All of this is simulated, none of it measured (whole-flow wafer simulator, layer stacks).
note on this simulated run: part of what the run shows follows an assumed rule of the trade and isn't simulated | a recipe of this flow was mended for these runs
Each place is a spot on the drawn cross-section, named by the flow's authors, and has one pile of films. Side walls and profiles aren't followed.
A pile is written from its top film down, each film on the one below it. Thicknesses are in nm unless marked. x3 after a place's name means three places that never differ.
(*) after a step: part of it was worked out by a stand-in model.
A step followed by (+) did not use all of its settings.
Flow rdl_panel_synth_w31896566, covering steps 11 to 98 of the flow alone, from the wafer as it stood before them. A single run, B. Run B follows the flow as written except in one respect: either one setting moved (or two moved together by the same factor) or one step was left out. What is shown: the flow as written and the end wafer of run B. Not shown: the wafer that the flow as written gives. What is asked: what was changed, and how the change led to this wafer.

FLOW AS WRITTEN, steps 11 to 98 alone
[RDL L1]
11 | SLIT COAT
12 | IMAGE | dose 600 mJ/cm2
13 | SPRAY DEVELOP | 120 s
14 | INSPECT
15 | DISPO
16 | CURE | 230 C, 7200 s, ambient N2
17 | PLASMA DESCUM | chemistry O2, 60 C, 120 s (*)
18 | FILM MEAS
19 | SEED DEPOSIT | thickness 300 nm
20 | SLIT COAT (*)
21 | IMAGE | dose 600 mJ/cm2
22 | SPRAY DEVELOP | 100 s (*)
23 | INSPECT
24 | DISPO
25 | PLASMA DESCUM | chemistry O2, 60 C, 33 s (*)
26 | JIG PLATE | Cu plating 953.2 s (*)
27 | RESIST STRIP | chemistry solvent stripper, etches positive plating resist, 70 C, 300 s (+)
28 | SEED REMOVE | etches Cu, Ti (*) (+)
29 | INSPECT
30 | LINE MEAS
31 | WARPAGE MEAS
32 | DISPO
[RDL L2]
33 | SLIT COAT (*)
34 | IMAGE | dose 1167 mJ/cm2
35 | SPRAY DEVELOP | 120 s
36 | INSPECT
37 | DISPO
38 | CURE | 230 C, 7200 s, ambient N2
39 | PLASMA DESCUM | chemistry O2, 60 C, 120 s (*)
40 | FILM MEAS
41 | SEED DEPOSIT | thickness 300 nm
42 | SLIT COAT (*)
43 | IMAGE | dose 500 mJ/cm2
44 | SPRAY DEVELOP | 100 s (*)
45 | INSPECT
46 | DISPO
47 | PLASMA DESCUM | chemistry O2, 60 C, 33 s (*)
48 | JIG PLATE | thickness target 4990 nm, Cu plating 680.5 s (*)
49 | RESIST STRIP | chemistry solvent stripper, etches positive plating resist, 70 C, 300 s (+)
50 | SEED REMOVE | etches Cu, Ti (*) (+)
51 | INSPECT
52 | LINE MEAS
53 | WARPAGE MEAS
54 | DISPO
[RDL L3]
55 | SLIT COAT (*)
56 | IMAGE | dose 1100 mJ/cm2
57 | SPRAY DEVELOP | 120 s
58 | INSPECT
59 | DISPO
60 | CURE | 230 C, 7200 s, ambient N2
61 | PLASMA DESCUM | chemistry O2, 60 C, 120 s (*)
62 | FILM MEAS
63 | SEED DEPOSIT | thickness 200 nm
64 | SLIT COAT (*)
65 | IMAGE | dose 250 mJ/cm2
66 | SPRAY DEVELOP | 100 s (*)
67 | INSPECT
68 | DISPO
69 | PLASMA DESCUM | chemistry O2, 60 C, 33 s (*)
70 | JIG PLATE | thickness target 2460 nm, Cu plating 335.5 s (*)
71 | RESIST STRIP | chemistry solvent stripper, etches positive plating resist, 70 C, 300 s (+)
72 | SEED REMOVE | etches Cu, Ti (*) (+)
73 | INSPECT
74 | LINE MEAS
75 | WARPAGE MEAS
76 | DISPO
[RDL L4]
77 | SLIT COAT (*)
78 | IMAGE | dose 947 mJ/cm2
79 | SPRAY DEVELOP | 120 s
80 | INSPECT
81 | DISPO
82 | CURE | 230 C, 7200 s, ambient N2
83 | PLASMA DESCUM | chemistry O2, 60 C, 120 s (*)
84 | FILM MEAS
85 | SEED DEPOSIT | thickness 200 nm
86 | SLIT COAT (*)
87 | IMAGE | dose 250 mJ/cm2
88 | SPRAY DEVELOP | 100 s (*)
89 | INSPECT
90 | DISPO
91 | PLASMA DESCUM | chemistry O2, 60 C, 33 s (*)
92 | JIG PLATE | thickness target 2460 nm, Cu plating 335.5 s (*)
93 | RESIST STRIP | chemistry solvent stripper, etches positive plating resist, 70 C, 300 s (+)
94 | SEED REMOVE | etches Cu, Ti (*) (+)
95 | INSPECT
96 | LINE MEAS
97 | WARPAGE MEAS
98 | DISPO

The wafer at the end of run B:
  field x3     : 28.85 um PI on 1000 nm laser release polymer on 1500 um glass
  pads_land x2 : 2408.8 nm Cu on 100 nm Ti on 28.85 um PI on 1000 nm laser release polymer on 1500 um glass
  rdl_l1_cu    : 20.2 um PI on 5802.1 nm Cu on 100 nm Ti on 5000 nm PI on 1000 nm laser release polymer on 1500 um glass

What caused this: step 26, JIG PLATE: Cu plating 800.7 s was run, whereas the flow has Cu plating 953.2 s.

How this came from the change, step by step:
  26 | JIG PLATE | Cu plating 953.2 s (*)
      rdl_l1_cu, rdl_l1_via, rdl_l1_rim, rdl_l2_land, rdl_l2_via: +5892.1 Cu (in the flow as written it would be: +7014.2 Cu)
  33 | SLIT COAT (*)
      rdl_l1_space: +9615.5 PI (in the flow as written it would be: +10.38 um PI)
      field x3, rdl_l3_cu, rdl_l3_space and 9 more: +7802.8 PI (in the flow as written it would be: +8062.5 PI)
      (as well as at 4 more places)
  42 | SLIT COAT (*)
      rdl_l2_cu, rdl_l2_space: +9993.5 ILINE-POS-THICK-GRADE-A (new film) (in the flow as written it would be: +10.13 um ILINE-POS-THICK-GRADE-A (new film))
      rdl_l1_space: +10.37 um ILINE-POS-THICK-GRADE-A (new film) (in the flow as written it would be: +10.52 um ILINE-POS-THICK-GRADE-A (new film))
      (as well as at 3 more places)
  44 | SPRAY DEVELOP | 100 s (*)
      rdl_l2_cu: -9993.5 ILINE-POS-THICK-GRADE-A (all of it) (in the flow as written it would be: -10.13 um ILINE-POS-THICK-GRADE-A (all of it))
      rdl_l2_land: -7291.8 ILINE-POS-THICK-GRADE-A (all of it) (in the flow as written it would be: -7139.5 ILINE-POS-THICK-GRADE-A (all of it))
      (as well as at 1 more place)
  49 | RESIST STRIP | chemistry solvent stripper, etches positive plating resist, 70 C, 300 s (+)
      rdl_l2_space: -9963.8 ILINE-POS-THICK-GRADE-A (all of it) (in the flow as written it would be: -10.1 um ILINE-POS-THICK-GRADE-A (all of it))
      rdl_l1_space: -10.34 um ILINE-POS-THICK-GRADE-A (all of it) (in the flow as written it would be: -10.49 um ILINE-POS-THICK-GRADE-A (all of it))
      (as well as at 1 more place)
  55 | SLIT COAT (*)
      rdl_l2_cu: +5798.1 PI (new film) (in the flow as written it would be: +5919.4 PI (new film))
      rdl_l2_space: +10.44 um PI (in the flow as written it would be: +10.58 um PI)
      (as well as at 2 more places)
